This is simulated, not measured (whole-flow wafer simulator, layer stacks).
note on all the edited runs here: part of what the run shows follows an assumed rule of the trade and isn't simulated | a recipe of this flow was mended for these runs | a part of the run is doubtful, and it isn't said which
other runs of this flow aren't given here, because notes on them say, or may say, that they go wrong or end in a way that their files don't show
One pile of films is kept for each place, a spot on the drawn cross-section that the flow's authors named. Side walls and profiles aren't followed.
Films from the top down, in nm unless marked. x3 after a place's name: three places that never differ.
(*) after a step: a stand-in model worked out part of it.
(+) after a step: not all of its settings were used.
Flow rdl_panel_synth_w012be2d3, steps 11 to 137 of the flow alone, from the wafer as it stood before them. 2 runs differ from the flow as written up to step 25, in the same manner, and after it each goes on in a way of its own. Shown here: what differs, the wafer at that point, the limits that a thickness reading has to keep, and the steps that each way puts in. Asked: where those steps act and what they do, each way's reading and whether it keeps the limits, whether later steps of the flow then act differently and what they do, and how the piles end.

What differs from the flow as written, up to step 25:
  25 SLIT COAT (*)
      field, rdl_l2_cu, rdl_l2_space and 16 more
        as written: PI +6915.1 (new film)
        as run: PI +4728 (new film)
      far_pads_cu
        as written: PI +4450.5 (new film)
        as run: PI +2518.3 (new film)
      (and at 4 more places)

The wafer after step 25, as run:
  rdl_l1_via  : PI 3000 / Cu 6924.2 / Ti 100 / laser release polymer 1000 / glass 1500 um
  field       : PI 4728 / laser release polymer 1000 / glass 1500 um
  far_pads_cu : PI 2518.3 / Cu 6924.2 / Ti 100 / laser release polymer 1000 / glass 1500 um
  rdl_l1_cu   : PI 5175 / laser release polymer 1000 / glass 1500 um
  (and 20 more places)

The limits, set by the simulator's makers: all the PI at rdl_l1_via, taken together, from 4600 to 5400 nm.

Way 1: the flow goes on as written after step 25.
  The reading after step 25: 3000 nm, outside the limits.
  Later steps of the flow that act differently than as written (1 more step differs only slightly, by at most 2% or 0.5 nm, whichever is larger, and isn't shown):
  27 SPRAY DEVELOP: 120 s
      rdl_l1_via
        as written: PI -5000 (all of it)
        this way: PI -3000 (all of it)
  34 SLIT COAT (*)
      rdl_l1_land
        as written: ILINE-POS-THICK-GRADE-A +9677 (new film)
        this way: ILINE-POS-THICK-GRADE-A +10.03 um (new film)
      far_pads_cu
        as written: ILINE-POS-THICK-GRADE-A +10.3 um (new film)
        this way: ILINE-POS-THICK-GRADE-A +10.37 um (new film)
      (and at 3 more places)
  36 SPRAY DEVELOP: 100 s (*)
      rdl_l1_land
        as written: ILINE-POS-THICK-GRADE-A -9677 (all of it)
        this way: ILINE-POS-THICK-GRADE-A -10.03 um (all of it)
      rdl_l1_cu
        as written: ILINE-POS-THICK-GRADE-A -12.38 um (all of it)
        this way: ILINE-POS-THICK-GRADE-A -12.5 um (all of it)
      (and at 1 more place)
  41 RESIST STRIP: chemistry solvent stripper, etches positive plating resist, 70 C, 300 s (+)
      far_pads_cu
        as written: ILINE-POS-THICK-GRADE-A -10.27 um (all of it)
        this way: ILINE-POS-THICK-GRADE-A -10.34 um (all of it)
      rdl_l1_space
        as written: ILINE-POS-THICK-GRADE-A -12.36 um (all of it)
        this way: ILINE-POS-THICK-GRADE-A -12.46 um (all of it)
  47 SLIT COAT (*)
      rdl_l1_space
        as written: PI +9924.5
        this way: PI +10.08 um
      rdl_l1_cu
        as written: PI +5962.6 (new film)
        this way: PI +6110.1 (new film)
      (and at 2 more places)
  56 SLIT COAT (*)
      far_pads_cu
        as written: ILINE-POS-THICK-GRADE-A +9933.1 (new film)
        this way: ILINE-POS-THICK-GRADE-A +10.01 um (new film)
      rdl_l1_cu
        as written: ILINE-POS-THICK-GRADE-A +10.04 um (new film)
        this way: ILINE-POS-THICK-GRADE-A +10.17 um (new film)
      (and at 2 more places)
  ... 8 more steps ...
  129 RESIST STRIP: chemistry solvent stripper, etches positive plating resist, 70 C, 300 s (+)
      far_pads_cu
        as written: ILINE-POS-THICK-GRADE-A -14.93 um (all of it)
        this way: ILINE-POS-THICK-GRADE-A -14.94 um (all of it)
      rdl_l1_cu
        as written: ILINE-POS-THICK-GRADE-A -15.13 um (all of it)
        this way: ILINE-POS-THICK-GRADE-A -15.17 um (all of it)
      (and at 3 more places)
  At the end the piles differ from the flow's by more than 2% or 0.5 nm, whichever is larger, at field, far_pads_cu, rdl_l1_cu and 21 more.
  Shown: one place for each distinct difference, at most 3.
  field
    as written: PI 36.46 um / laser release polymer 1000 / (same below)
    this way: PI 34.27 um / laser release polymer 1000 / (same below)
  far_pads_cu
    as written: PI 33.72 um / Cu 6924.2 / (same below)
    this way: PI 31.91 um / Cu 6924.2 / (same below)
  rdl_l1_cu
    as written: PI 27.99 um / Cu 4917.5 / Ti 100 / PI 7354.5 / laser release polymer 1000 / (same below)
    this way: PI 28.31 um / Cu 4917.5 / Ti 100 / PI 5175 / laser release polymer 1000 / (same below)

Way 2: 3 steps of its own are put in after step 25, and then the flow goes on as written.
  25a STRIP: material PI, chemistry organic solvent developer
      field, rdl_l2_cu, rdl_l2_space and 16 more
        PI -4728 (all of it)
      far_pads_cu
        PI -2518.3 (all of it)
      rdl_l1_cu
        PI -5175 (all of it)
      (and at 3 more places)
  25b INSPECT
      changes no film at any place that is followed
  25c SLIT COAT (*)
      field, rdl_l2_cu, rdl_l2_space and 16 more
        PI +6915.1 (new film)
      far_pads_cu
        PI +4450.5 (new film)
      rdl_l1_cu
        PI +7354.5 (new film)
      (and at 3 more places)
  The reading after step 25c: 5000 nm, within the limits.
  No later step of the flow acts differently than as written at any place that is followed.
  At the end the piles are the same as the flow's at every place that both follow.

Within the limits: way 2. Outside them: way 1.
